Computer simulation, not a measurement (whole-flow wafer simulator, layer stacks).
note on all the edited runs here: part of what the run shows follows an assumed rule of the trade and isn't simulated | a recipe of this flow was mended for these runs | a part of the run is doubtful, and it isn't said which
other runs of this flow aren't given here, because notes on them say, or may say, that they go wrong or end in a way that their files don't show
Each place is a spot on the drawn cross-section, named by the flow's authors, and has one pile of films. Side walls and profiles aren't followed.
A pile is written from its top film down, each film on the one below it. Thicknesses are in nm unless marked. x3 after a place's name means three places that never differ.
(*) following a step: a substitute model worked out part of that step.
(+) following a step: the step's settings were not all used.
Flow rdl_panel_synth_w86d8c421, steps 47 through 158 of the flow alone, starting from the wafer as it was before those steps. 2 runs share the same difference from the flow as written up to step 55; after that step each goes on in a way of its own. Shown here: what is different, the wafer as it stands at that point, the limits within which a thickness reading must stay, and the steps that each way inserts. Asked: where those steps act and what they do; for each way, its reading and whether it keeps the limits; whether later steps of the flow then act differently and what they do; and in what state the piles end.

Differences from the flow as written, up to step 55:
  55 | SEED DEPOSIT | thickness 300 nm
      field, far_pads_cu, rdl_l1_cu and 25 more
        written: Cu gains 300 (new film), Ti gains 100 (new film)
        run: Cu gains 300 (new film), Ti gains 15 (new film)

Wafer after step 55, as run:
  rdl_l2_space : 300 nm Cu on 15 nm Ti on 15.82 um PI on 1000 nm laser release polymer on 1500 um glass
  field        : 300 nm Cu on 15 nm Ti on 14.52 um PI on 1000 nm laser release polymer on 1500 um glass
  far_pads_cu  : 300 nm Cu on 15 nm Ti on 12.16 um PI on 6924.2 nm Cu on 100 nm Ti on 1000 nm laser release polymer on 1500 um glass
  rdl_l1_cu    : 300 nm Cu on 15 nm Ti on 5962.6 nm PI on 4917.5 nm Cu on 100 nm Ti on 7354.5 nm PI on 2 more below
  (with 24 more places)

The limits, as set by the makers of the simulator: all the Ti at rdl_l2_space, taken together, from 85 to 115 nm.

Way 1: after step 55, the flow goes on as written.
  After step 55, the reading is 15 nm, outside the limits.
  Steps later in the flow that act otherwise than as written (9 more steps, not shown, differ only slightly: by at most 2% or 0.5 nm, whichever is larger):
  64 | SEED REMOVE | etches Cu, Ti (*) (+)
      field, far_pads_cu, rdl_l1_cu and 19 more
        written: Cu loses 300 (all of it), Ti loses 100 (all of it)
        way: Cu loses 300 (all of it), Ti loses 15 (all of it)
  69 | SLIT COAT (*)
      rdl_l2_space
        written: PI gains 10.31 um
        way: PI gains 10.25 um
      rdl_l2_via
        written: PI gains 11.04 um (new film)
        way: PI gains 11.03 um (new film)
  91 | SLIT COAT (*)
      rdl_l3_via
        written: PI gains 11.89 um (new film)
        way: PI gains 11.9 um (new film)
  By the end, the piles at rdl_l2_cu, rdl_l2_land, rdl_l2_via, rdl_l2_rim, rdl_l3_land, rdl_l3_via depart from the flow's by more than 2% or 0.5 nm, whichever is larger.
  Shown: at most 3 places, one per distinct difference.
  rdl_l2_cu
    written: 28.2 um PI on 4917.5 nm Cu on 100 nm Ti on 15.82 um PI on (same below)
    way: 28.22 um PI on 4917.5 nm Cu on 15 nm Ti on 15.82 um PI on (same below)
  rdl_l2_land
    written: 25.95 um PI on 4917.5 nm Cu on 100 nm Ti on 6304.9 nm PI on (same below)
    way: 25.96 um PI on 4917.5 nm Cu on 15 nm Ti on 6304.9 nm PI on (same below)
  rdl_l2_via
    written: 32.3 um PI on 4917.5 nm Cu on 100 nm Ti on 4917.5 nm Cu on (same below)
    way: 32.31 um PI on 4917.5 nm Cu on 15 nm Ti on 4917.5 nm Cu on (same below)

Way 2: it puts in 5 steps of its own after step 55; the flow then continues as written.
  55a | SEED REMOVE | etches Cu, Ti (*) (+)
      field, far_pads_cu, rdl_l1_cu and 25 more
        Cu loses 300 (all of it), Ti loses 15 (all of it)
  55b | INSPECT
      does not change any film at any place that is followed
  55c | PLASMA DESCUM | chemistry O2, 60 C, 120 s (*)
      does not change any film at any place that is followed
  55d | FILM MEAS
      does not change any film at any place that is followed
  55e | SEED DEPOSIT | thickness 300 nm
      field, far_pads_cu, rdl_l1_cu and 25 more
        Cu gains 300 (new film), Ti gains 100 (new film)
  After step 55e, the reading is 100 nm, within the limits.
  None of the later steps of the flow acts differently than as written at any place that is followed.
  At every place that both follow, the piles at the end match the flow's.

Keeping within the limits: way 2. Outside them: way 1.
